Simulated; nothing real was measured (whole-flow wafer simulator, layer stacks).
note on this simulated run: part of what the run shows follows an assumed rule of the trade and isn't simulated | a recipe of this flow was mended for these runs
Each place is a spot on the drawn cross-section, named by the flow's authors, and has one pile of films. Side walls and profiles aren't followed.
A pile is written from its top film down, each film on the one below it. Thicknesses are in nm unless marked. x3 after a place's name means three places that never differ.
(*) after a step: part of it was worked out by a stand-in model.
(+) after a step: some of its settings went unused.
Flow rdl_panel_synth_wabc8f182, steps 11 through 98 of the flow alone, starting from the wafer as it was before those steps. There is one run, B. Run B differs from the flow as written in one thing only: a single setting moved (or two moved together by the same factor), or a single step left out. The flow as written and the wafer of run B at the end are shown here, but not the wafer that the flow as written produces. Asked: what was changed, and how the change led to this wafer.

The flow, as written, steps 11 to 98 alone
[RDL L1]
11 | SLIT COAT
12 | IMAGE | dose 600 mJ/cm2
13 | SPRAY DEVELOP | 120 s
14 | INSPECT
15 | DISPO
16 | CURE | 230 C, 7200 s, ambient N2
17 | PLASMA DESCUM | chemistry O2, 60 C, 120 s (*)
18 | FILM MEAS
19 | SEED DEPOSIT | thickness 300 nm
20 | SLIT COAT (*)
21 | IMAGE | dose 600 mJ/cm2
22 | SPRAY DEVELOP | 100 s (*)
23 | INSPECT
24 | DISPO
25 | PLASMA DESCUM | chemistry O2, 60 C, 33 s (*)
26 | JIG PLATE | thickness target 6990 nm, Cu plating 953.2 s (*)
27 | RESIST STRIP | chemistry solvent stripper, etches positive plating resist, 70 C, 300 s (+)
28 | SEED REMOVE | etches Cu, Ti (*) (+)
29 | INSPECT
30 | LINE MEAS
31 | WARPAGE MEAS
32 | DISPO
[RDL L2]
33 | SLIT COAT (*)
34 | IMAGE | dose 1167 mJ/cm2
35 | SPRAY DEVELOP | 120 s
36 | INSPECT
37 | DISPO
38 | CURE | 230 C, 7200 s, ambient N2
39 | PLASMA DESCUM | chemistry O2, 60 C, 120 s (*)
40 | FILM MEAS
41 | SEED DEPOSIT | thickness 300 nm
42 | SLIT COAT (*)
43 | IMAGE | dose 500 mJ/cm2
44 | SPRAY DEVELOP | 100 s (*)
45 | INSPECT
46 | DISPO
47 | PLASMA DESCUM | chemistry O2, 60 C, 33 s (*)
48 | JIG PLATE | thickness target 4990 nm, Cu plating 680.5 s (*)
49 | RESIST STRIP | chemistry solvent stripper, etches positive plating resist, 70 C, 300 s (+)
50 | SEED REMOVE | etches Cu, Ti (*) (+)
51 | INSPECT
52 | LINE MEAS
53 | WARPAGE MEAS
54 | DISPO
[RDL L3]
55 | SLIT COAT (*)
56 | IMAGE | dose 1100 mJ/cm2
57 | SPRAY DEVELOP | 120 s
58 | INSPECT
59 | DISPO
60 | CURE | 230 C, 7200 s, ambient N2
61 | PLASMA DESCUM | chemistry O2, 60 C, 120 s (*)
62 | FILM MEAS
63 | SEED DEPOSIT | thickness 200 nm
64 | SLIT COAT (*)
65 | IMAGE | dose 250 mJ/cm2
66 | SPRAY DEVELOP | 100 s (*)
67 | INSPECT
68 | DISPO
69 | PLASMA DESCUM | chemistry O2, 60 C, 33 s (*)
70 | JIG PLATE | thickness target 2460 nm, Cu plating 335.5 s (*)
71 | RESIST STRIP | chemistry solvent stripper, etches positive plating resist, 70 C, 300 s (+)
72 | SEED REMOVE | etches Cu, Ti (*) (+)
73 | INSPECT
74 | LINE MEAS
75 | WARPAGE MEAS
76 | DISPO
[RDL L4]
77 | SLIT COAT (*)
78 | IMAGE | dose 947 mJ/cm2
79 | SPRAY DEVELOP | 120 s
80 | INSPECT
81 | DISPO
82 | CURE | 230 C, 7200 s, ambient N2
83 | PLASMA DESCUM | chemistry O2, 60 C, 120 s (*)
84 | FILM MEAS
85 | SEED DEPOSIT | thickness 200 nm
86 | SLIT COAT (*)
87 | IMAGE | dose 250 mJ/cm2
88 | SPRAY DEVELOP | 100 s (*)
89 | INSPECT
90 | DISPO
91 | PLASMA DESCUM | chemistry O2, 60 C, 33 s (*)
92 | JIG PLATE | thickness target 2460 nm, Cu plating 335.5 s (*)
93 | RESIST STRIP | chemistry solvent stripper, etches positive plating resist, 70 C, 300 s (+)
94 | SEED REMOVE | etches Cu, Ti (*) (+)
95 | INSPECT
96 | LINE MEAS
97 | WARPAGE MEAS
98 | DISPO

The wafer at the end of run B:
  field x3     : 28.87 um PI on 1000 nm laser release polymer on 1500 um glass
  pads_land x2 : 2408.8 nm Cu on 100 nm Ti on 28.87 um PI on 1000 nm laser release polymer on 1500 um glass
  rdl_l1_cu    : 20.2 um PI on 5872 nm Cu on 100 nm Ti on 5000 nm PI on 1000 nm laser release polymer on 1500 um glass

The reason: step 26, JIG PLATE: Cu plating 810.2 s was run, whereas the flow has Cu plating 953.2 s.

Step by step, how the change led to this:
  26 | JIG PLATE | thickness target 6990 nm, Cu plating 953.2 s (*)
      rdl_l1_cu, rdl_l1_via, rdl_l1_rim, rdl_l2_land, rdl_l2_via: Cu gains 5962 (it would be, as written: Cu gains 7014.2)
  33 | SLIT COAT (*)
      rdl_l1_space: PI gains 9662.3 (it would be, as written: PI gains 10.38 um)
      field x3, rdl_l3_cu, rdl_l3_space and 9 more: PI gains 7818.9 (it would be, as written: PI gains 8062.5)
      (also at 4 further places)
  42 | SLIT COAT (*)
      rdl_l2_cu, rdl_l2_space: ILINE-POS-THICK-GRADE-A gains 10 um (new film) (it would be, as written: ILINE-POS-THICK-GRADE-A gains 10.13 um (new film))
      rdl_l1_space: ILINE-POS-THICK-GRADE-A gains 10.38 um (new film) (it would be, as written: ILINE-POS-THICK-GRADE-A gains 10.52 um (new film))
      (also at 2 further places)
  44 | SPRAY DEVELOP | 100 s (*)
      rdl_l2_cu: ILINE-POS-THICK-GRADE-A loses 10 um (all of it) (it would be, as written: ILINE-POS-THICK-GRADE-A loses 10.13 um (all of it))
      rdl_l2_via: ILINE-POS-THICK-GRADE-A loses 12.67 um (all of it) (it would be, as written: ILINE-POS-THICK-GRADE-A loses 12.5 um (all of it))
  49 | RESIST STRIP | chemistry solvent stripper, etches positive plating resist, 70 C, 300 s (+)
      rdl_l2_space: ILINE-POS-THICK-GRADE-A loses 9972.2 (all of it) (it would be, as written: ILINE-POS-THICK-GRADE-A loses 10.1 um (all of it))
      rdl_l1_space: ILINE-POS-THICK-GRADE-A loses 10.35 um (all of it) (it would be, as written: ILINE-POS-THICK-GRADE-A loses 10.49 um (all of it))
      (also at 1 further place)
  55 | SLIT COAT (*)
      rdl_l2_space: PI gains 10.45 um (it would be, as written: PI gains 10.58 um)
      rdl_l2_land: PI gains 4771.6 (new film) (it would be, as written: PI gains 4645.3 (new film))
      (also at 1 further place)
